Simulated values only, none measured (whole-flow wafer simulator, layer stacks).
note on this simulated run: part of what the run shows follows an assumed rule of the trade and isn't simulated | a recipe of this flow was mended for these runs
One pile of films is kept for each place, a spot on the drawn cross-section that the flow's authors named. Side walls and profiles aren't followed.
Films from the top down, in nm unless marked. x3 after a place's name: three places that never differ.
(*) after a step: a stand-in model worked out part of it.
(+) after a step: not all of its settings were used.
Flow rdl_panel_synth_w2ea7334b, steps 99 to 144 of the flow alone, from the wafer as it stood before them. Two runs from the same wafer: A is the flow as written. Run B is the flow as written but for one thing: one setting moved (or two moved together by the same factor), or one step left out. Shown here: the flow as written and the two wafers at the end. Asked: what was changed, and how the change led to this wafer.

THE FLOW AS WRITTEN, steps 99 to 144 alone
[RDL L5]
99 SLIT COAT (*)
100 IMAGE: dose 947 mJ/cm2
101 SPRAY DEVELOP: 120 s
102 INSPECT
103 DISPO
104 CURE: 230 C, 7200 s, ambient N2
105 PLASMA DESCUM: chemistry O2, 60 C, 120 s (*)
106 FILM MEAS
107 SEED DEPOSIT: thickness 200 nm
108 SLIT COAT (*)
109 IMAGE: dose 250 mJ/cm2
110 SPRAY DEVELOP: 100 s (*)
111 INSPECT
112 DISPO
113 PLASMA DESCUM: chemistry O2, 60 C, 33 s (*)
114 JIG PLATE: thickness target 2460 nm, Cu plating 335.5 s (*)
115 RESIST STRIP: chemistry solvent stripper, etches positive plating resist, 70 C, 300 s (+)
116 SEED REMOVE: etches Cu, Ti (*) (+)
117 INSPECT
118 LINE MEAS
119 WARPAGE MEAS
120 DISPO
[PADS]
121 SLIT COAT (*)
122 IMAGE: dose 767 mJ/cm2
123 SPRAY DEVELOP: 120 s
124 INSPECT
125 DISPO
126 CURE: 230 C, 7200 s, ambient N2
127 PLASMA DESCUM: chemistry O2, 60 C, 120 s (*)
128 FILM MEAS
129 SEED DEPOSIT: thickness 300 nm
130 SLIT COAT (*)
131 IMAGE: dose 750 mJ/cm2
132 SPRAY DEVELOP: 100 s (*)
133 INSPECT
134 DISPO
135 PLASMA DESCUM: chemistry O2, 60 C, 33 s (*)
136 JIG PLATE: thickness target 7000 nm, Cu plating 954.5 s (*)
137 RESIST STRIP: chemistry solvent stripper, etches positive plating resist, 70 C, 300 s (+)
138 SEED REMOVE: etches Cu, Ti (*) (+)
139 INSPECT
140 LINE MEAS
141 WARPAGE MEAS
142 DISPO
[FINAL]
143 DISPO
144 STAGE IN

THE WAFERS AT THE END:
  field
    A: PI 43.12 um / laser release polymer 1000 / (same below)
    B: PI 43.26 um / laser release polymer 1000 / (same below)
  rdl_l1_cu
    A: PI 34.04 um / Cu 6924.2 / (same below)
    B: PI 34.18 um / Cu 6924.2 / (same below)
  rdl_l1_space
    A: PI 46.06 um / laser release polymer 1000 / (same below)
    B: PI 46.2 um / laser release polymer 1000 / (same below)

The cause: step 114, JIG PLATE: Cu plating 385.8 s was run, where the flow has Cu plating 335.5 s.

How the change led to this, step by step:
  114 JIG PLATE: thickness target 2460 nm, Cu plating 335.5 s (*)
      rdl_l5_cu, rdl_l5_land, rdl_l5_via, pads_land, pads_via: A Cu +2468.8 | B Cu +2839
  121 SLIT COAT (*)
      rdl_l2_cu, rdl_l2_space: A PI +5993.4 | B PI +6134.1
      field: A PI +5893.8 | B PI +6034
      (and at 20 more places)
  130 SLIT COAT (*)
      rdl_l5_cu: A ILINE-POS-THICK-GRADE-A +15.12 um (new film) | B ILINE-POS-THICK-GRADE-A +15.21 um (new film)
      rdl_l5_space: A ILINE-POS-THICK-GRADE-A +15.12 um (new film) | B ILINE-POS-THICK-GRADE-A +15.2 um (new film)
      (and at 6 more places)
  132 SPRAY DEVELOP: 100 s (*)
      pads_cu: A ILINE-POS-THICK-GRADE-A -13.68 um (all of it) | B ILINE-POS-THICK-GRADE-A -13.69 um (all of it)
      pads_land: A ILINE-POS-THICK-GRADE-A -13.11 um (all of it) | B ILINE-POS-THICK-GRADE-A -13.08 um (all of it)
      (and at 1 more place)
  137 RESIST STRIP: chemistry solvent stripper, etches positive plating resist, 70 C, 300 s (+)
      rdl_l2_cu, rdl_l2_space: A ILINE-POS-THICK-GRADE-A -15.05 um (all of it) | B ILINE-POS-THICK-GRADE-A -15.04 um (all of it)
      rdl_l5_cu: A ILINE-POS-THICK-GRADE-A -15.09 um (all of it) | B ILINE-POS-THICK-GRADE-A -15.18 um (all of it)
      (and at 4 more places)
